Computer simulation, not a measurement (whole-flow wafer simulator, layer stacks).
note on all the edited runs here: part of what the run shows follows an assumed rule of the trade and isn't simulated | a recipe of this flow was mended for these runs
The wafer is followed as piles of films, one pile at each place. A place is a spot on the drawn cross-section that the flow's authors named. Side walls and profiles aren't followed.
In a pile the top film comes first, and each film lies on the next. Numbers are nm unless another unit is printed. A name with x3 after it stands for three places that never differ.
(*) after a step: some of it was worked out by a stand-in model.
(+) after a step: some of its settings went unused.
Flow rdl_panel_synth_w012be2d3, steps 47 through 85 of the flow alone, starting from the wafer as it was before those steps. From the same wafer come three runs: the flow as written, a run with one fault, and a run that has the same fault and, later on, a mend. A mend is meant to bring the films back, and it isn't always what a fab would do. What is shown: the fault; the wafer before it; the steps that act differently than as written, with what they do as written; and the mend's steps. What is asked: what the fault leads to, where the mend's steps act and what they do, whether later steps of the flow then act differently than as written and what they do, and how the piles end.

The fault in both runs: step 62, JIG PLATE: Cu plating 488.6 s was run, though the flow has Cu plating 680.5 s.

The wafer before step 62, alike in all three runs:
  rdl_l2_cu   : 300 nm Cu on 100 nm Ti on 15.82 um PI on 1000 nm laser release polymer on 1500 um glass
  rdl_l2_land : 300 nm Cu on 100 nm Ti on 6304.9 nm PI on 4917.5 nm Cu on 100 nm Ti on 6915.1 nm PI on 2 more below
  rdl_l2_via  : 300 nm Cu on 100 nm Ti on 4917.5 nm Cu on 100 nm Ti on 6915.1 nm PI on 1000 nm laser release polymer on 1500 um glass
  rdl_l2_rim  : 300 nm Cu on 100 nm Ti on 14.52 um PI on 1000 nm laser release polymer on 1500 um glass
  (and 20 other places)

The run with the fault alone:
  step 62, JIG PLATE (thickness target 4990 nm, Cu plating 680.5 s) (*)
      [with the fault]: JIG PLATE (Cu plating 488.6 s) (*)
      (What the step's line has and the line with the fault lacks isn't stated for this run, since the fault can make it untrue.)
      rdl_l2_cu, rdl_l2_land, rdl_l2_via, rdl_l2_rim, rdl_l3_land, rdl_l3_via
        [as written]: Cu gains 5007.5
        [with the fault]: Cu gains 3595.4
  Steps later in the flow that act otherwise than as written:
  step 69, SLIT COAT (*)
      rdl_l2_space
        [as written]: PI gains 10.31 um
        [with the fault]: PI gains 9190.8
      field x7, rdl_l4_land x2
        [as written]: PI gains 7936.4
        [with the fault]: PI gains 7500
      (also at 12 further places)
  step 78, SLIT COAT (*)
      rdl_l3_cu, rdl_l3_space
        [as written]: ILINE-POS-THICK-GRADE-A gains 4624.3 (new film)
        [with the fault]: ILINE-POS-THICK-GRADE-A gains 4526.9 (new film)
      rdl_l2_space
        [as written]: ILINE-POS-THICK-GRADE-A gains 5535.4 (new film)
        [with the fault]: ILINE-POS-THICK-GRADE-A gains 5334.4 (new film)
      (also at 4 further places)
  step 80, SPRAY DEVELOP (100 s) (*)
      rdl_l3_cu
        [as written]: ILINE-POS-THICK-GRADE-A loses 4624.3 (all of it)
        [with the fault]: ILINE-POS-THICK-GRADE-A loses 4526.9 (all of it)
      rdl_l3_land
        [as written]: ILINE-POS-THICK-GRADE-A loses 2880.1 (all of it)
        [with the fault]: ILINE-POS-THICK-GRADE-A loses 2970.7 (all of it)
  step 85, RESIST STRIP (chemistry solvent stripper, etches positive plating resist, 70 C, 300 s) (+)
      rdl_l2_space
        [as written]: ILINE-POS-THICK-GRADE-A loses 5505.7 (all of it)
        [with the fault]: ILINE-POS-THICK-GRADE-A loses 5304.7 (all of it)
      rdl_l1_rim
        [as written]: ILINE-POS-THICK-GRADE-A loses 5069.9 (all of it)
        [with the fault]: ILINE-POS-THICK-GRADE-A loses 4870.1 (all of it)
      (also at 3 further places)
  By the end, the piles at far_pads_cu, rdl_l1_cu, rdl_l1_land and 11 more depart from the flow's by more than 2% or 0.5 nm, whichever is larger.
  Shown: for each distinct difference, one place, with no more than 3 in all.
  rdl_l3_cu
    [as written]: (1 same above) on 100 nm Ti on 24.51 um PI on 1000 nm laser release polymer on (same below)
    [with the fault]: (1 same above) on 100 nm Ti on 23.46 um PI on 1000 nm laser release polymer on (same below)
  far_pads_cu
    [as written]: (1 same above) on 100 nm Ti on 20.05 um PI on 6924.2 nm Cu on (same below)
    [with the fault]: (1 same above) on 100 nm Ti on 19.61 um PI on 6924.2 nm Cu on (same below)
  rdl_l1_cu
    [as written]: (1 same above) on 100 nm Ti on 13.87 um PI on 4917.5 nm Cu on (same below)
    [with the fault]: (1 same above) on 100 nm Ti on 13.44 um PI on 4917.5 nm Cu on (same below)

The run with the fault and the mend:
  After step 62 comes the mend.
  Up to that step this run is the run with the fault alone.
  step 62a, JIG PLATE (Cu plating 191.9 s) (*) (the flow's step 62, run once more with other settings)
      rdl_l2_cu, rdl_l2_land, rdl_l2_via, rdl_l2_rim, rdl_l3_land, rdl_l3_via
        Cu gains 1412.1
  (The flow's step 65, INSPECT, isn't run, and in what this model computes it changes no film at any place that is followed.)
  Later steps of the flow that are run all act as written at every place that is followed.
  The piles end the same as the flow's at every place that both follow.
